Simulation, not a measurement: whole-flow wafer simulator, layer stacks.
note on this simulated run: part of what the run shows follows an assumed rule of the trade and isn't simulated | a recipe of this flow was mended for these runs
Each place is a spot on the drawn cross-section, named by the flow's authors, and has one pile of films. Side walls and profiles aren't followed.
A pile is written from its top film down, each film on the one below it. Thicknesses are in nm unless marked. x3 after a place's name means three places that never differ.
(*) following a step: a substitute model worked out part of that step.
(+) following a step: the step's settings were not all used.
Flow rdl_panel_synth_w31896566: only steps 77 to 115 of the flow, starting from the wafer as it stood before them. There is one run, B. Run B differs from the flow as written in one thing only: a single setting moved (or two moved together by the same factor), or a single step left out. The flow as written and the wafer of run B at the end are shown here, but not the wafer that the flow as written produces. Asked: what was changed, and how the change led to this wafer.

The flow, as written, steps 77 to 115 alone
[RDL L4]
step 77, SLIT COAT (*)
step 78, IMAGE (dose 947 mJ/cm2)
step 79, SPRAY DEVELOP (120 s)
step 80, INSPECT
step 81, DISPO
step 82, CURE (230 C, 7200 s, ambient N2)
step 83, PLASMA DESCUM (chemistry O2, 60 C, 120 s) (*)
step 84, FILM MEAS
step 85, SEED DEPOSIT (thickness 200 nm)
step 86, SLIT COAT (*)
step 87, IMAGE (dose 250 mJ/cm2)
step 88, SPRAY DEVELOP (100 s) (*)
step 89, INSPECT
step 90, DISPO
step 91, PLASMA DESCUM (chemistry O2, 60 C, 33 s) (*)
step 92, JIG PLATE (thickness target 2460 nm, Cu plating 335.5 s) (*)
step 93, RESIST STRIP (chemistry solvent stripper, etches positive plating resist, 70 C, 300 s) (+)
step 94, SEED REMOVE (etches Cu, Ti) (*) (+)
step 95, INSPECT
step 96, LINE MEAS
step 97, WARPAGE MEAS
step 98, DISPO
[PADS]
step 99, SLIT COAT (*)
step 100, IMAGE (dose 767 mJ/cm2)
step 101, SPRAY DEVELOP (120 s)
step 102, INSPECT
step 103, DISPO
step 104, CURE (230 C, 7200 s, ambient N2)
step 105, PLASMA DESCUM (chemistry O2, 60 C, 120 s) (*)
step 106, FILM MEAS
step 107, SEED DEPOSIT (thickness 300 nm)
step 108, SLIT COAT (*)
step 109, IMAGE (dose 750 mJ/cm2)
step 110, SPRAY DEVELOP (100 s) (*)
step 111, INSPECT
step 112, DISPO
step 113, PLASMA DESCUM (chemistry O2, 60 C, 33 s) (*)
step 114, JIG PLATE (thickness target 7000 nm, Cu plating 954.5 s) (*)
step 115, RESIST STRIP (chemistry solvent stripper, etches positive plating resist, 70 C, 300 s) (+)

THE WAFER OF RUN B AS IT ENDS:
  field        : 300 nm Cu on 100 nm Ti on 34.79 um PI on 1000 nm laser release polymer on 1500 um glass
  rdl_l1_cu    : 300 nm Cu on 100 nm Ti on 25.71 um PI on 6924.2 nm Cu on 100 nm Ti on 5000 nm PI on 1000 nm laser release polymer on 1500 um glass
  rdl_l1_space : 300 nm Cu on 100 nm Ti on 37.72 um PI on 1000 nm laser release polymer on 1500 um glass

What caused this: step 92, JIG PLATE: Cu plating 257.3 s was run, whereas the flow has Cu plating 335.5 s.

The path from the change to this, step by step:
  step 92, JIG PLATE (thickness target 2460 nm, Cu plating 335.5 s) (*)
      rdl_l4_cu, rdl_l4_land, rdl_l4_via, pads_land, pads_via: Cu gains 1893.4 (in the flow as written it would be: Cu gains 2468.8)
  step 99, SLIT COAT (*)
      field: PI gains 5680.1 (in the flow as written it would be: PI gains 5893.8)
      rdl_l1_cu: PI gains 5661.3 (in the flow as written it would be: PI gains 5874.7)
      (as well as at 18 more places)
  step 108, SLIT COAT (*)
      rdl_l4_cu: ILINE-POS-THICK-GRADE-A gains 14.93 um (new film) (in the flow as written it would be: ILINE-POS-THICK-GRADE-A gains 15.12 um (new film))
      rdl_l4_space: ILINE-POS-THICK-GRADE-A gains 14.95 um (new film) (in the flow as written it would be: ILINE-POS-THICK-GRADE-A gains 15.12 um (new film))
      (as well as at 6 more places)
  step 110, SPRAY DEVELOP (100 s) (*)
      pads_cu: ILINE-POS-THICK-GRADE-A loses 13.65 um (all of it) (in the flow as written it would be: ILINE-POS-THICK-GRADE-A loses 13.68 um (all of it))
      pads_land: ILINE-POS-THICK-GRADE-A loses 13.16 um (all of it) (in the flow as written it would be: ILINE-POS-THICK-GRADE-A loses 13.11 um (all of it))
      (as well as at 1 more place)
  step 114, JIG PLATE (thickness target 7000 nm, Cu plating 954.5 s) (*)
      pads_via: Au/Ni/Cu gains 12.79 um (new film) (in the flow as written it would be: Au/Ni/Cu gains 12.72 um (new film))
  step 115, RESIST STRIP (chemistry solvent stripper, etches positive plating resist, 70 C, 300 s) (+)
      rdl_l4_cu: ILINE-POS-THICK-GRADE-A loses 14.9 um (all of it) (in the flow as written it would be: ILINE-POS-THICK-GRADE-A loses 15.09 um (all of it))
      rdl_l4_space: ILINE-POS-THICK-GRADE-A loses 14.92 um (all of it) (in the flow as written it would be: ILINE-POS-THICK-GRADE-A loses 15.09 um (all of it))
      (as well as at 3 more places)
